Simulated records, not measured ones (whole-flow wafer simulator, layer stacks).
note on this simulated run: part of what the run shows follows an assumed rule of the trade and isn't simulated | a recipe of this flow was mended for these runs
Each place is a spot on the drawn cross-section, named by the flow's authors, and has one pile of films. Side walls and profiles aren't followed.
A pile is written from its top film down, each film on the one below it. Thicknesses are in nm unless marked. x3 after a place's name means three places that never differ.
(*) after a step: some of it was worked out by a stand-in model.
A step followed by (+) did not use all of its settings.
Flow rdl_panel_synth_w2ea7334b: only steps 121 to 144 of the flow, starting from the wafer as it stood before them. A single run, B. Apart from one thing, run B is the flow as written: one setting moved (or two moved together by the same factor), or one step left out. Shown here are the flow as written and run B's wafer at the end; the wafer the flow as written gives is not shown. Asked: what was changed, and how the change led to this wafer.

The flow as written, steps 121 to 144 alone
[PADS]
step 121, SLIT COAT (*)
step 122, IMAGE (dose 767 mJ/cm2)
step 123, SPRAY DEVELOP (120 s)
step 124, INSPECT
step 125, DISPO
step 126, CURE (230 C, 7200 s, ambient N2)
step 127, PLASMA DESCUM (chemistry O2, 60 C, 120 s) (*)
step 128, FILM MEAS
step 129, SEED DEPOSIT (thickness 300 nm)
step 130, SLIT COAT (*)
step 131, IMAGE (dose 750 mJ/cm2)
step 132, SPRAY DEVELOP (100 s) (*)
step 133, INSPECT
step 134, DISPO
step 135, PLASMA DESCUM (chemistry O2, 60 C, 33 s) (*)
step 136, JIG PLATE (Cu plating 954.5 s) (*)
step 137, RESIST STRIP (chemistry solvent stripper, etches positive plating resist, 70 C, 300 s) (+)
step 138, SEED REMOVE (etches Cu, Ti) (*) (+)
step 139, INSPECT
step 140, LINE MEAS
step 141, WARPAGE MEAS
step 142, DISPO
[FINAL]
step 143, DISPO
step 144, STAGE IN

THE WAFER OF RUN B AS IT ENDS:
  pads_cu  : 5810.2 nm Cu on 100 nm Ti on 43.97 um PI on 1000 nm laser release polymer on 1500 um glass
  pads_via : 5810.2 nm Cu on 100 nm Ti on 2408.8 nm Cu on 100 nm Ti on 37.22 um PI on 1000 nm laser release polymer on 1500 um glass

The reason: step 136, JIG PLATE: Cu plating 801.8 s was run, whereas the flow has Cu plating 954.5 s.

Step by step, how the change led to this:
  step 136, JIG PLATE (Cu plating 954.5 s) (*)
      pads_cu, pads_land: Cu gains 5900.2 (in the flow as written it would be: Cu gains 7023.8)
      pads_via: Cu gains 5900.2 (in the flow as written it would be: Cu gains 8307.4)
